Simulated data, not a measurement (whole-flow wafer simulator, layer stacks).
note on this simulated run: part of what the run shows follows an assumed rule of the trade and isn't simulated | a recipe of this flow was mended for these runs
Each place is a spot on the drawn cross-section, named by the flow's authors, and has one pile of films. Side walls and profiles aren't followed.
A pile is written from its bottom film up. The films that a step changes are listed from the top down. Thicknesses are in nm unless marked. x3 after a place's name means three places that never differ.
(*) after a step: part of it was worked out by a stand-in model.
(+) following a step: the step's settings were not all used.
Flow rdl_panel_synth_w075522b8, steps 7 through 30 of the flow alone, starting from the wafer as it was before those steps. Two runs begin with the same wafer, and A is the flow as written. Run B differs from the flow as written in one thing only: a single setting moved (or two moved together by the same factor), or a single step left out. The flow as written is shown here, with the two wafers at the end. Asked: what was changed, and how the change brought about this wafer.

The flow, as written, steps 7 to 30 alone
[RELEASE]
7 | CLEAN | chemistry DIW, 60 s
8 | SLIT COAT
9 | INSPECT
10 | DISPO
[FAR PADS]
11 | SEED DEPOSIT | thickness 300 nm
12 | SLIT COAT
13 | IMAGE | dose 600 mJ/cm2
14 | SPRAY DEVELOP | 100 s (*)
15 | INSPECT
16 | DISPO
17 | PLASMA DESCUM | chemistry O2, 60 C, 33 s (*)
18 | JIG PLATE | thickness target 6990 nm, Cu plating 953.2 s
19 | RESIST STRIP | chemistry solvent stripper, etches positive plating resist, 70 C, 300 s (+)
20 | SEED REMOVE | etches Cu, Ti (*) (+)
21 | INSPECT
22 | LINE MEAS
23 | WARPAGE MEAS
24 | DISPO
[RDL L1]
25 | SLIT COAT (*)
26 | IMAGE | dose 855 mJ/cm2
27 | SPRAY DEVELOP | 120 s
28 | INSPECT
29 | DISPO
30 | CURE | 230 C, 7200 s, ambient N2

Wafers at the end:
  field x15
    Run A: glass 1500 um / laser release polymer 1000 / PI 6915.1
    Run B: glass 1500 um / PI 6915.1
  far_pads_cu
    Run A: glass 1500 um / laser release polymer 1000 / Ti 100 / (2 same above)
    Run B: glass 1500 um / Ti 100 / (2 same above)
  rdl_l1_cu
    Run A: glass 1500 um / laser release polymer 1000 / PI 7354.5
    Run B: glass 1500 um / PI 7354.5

Cause: step 8, SLIT COAT, was not run.

The path from the change to this, step by step:
  (no step that both runs have acts differently)
